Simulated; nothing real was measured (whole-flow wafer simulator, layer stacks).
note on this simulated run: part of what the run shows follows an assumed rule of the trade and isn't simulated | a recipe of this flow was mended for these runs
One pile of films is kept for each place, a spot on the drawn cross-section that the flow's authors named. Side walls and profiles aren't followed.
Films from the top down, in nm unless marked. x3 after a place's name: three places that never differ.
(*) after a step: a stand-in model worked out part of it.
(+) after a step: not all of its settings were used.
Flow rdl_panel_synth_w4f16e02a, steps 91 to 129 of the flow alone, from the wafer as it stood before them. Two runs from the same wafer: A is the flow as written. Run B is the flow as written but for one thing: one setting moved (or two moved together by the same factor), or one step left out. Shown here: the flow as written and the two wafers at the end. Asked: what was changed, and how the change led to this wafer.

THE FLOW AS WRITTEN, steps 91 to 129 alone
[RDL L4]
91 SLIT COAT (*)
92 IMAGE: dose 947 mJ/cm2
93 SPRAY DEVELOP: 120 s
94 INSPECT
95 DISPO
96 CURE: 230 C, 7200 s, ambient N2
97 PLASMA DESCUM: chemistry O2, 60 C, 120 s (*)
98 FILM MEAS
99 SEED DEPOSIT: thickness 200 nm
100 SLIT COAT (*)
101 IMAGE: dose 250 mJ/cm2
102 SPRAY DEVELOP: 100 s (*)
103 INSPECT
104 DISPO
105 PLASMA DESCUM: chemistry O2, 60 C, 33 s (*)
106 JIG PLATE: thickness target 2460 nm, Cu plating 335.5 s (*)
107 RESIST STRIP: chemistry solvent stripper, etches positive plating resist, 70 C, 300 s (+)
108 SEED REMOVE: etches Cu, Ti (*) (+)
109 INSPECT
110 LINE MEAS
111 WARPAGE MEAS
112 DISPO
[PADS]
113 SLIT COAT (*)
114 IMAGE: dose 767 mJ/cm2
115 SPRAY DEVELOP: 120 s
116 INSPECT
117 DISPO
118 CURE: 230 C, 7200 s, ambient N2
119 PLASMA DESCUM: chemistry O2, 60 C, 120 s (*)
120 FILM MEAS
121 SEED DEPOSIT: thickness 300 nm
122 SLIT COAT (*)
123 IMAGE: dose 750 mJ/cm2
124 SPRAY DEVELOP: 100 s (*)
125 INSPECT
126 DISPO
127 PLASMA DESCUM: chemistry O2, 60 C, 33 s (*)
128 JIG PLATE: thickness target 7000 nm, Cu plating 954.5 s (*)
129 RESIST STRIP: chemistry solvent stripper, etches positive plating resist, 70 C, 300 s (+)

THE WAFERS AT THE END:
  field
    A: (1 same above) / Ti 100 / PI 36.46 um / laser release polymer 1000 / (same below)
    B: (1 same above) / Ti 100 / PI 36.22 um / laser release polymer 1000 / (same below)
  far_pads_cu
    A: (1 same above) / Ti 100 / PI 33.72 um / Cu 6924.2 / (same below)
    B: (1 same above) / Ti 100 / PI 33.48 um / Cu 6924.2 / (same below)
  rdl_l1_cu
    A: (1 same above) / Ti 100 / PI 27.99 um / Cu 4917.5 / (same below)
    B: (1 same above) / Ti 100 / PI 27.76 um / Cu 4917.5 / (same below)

The cause: step 106, JIG PLATE: Cu plating 248.9 s was run, where the flow has Cu plating 335.5 s.

How the change led to this, step by step:
  106 JIG PLATE: thickness target 2460 nm, Cu plating 335.5 s (*)
      rdl_l4_cu, rdl_l4_land, rdl_l4_via, pads_land, pads_via: A Cu +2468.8 | B Cu +1831.6
  113 SLIT COAT (*)
      field: A PI +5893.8 | B PI +5657.4
      far_pads_cu: A PI +5844.2 | B PI +5608.3
      (and at 20 more places)
  122 SLIT COAT (*)
      rdl_l2_land: A ILINE-POS-THICK-GRADE-A +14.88 um (new film) | B ILINE-POS-THICK-GRADE-A +14.87 um (new film)
      rdl_l4_cu: A ILINE-POS-THICK-GRADE-A +15.12 um (new film) | B ILINE-POS-THICK-GRADE-A +14.91 um (new film)
      (and at 7 more places)
  124 SPRAY DEVELOP: 100 s (*)
      pads_cu: A ILINE-POS-THICK-GRADE-A -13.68 um (all of it) | B ILINE-POS-THICK-GRADE-A -13.65 um (all of it)
      pads_land: A ILINE-POS-THICK-GRADE-A -13.11 um (all of it) | B ILINE-POS-THICK-GRADE-A -13.17 um (all of it)
      (and at 1 more place)
  129 RESIST STRIP: chemistry solvent stripper, etches positive plating resist, 70 C, 300 s (+)
      rdl_l2_cu, rdl_l2_space: A ILINE-POS-THICK-GRADE-A -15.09 um (all of it) | B ILINE-POS-THICK-GRADE-A -15.1 um (all of it)
      rdl_l2_land: A ILINE-POS-THICK-GRADE-A -14.85 um (all of it) | B ILINE-POS-THICK-GRADE-A -14.84 um (all of it)
      (and at 5 more places)
